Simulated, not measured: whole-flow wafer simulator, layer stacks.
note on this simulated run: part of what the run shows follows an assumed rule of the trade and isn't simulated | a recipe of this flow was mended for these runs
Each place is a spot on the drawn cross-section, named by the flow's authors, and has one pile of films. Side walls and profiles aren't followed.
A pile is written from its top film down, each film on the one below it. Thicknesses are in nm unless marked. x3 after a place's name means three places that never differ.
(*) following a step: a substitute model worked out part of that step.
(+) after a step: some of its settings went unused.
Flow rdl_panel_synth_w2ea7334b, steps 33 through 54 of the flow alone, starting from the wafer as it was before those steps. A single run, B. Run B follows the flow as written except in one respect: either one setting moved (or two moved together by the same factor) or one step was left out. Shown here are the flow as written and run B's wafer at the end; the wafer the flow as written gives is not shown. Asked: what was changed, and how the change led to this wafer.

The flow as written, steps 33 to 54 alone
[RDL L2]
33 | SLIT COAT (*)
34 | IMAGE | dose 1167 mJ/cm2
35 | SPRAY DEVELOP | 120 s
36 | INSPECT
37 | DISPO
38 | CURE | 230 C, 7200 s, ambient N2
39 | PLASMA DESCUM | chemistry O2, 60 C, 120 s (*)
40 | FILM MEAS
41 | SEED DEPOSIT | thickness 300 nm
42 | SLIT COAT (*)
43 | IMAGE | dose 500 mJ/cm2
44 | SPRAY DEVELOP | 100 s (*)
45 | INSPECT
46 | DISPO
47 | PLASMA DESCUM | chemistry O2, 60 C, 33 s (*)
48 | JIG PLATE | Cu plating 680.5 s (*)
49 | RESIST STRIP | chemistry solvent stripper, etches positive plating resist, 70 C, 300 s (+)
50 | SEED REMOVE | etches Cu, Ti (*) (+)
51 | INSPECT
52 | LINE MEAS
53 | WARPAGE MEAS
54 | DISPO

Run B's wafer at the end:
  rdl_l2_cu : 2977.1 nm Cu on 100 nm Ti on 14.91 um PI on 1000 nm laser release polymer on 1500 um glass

Cause: step 48, JIG PLATE: Cu plating 416.8 s was run, whereas the flow has Cu plating 680.5 s.

Step by step, how the change led to this:
  48 | JIG PLATE | Cu plating 680.5 s (*)
      rdl_l2_cu, rdl_l2_land, rdl_l2_via, rdl_l2_rim x3: +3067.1 Cu (in the flow as written it would be: +5007.5 Cu)
